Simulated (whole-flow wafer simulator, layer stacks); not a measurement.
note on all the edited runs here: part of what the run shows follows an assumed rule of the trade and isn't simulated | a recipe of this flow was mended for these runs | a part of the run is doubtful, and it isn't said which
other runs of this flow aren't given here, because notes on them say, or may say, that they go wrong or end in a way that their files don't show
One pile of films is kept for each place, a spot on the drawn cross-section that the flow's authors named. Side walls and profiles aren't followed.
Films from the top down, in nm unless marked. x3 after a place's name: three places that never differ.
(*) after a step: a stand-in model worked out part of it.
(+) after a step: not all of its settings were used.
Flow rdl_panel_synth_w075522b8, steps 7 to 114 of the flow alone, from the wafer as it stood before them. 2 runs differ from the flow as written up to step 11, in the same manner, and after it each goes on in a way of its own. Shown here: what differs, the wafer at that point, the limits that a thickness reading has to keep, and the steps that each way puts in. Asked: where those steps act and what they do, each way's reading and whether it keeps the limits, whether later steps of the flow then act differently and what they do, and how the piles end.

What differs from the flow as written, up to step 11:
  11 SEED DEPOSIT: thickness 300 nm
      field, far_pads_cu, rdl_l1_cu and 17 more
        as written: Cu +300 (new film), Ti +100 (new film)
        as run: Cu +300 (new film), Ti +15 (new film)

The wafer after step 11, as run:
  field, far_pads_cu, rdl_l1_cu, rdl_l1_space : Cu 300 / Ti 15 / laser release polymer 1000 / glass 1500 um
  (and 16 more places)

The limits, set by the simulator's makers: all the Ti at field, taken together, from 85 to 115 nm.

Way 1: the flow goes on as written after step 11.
  The reading after step 11: 15 nm, outside the limits.
  Later steps of the flow that act differently than as written (6 more steps differ only slightly, by at most 2% or 0.5 nm, whichever is larger, and aren't shown):
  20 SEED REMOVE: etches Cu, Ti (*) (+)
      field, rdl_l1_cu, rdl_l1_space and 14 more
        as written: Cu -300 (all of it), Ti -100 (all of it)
        this way: Cu -300 (all of it), Ti -15 (all of it)
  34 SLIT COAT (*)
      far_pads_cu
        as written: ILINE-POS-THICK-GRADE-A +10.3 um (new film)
        this way: ILINE-POS-THICK-GRADE-A +10.57 um (new film)
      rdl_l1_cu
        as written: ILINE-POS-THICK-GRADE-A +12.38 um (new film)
        this way: ILINE-POS-THICK-GRADE-A +12.81 um (new film)
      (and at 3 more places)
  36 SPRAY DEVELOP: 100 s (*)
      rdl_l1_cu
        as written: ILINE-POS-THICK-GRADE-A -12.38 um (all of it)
        this way: ILINE-POS-THICK-GRADE-A -12.81 um (all of it)
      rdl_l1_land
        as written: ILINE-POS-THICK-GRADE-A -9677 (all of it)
        this way: ILINE-POS-THICK-GRADE-A -9913.6 (all of it)
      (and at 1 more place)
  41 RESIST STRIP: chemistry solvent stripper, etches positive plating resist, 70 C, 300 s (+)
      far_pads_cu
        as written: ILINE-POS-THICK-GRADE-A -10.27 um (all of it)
        this way: ILINE-POS-THICK-GRADE-A -10.54 um (all of it)
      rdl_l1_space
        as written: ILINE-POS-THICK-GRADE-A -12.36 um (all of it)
        this way: ILINE-POS-THICK-GRADE-A -12.84 um (all of it)
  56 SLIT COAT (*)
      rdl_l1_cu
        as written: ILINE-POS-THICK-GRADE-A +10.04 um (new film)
        this way: ILINE-POS-THICK-GRADE-A +10.03 um (new film)
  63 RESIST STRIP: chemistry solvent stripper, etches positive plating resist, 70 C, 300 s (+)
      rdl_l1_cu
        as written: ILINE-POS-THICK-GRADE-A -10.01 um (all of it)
        this way: ILINE-POS-THICK-GRADE-A -10 um (all of it)
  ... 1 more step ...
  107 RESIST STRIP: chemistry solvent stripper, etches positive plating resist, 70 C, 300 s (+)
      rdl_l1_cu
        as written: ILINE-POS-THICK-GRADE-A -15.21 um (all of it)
        this way: ILINE-POS-THICK-GRADE-A -15.2 um (all of it)
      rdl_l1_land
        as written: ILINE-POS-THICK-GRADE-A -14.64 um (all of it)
        this way: ILINE-POS-THICK-GRADE-A -14.65 um (all of it)
  At the end the piles differ from the flow's by more than 2% or 0.5 nm, whichever is larger, at far_pads_cu, rdl_l1_land, rdl_l1_via.
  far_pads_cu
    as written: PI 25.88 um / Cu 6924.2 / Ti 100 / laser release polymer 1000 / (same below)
    this way: PI 25.9 um / Cu 6924.2 / Ti 15 / laser release polymer 1000 / (same below)
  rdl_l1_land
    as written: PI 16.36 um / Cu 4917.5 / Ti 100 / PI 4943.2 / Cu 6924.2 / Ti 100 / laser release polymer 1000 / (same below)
    this way: PI 16.38 um / Cu 4917.5 / Ti 100 / PI 4943.9 / Cu 6924.2 / Ti 15 / laser release polymer 1000 / (same below)
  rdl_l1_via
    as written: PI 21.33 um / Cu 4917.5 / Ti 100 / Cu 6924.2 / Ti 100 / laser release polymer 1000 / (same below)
    this way: PI 21.35 um / Cu 4917.5 / Ti 100 / Cu 6924.2 / Ti 15 / laser release polymer 1000 / (same below)

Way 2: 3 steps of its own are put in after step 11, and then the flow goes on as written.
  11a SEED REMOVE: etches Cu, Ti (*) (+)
      field, far_pads_cu, rdl_l1_cu and 17 more
        Cu -300 (all of it), Ti -15 (all of it)
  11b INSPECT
      changes no film at any place that is followed
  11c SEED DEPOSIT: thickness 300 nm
      field, far_pads_cu, rdl_l1_cu and 17 more
        Cu +300 (new film), Ti +100 (new film)
  The reading after step 11c: 100 nm, within the limits.
  No later step of the flow acts differently than as written at any place that is followed.
  At the end the piles are the same as the flow's at every place that both follow.

Within the limits: way 2. Outside them: way 1.
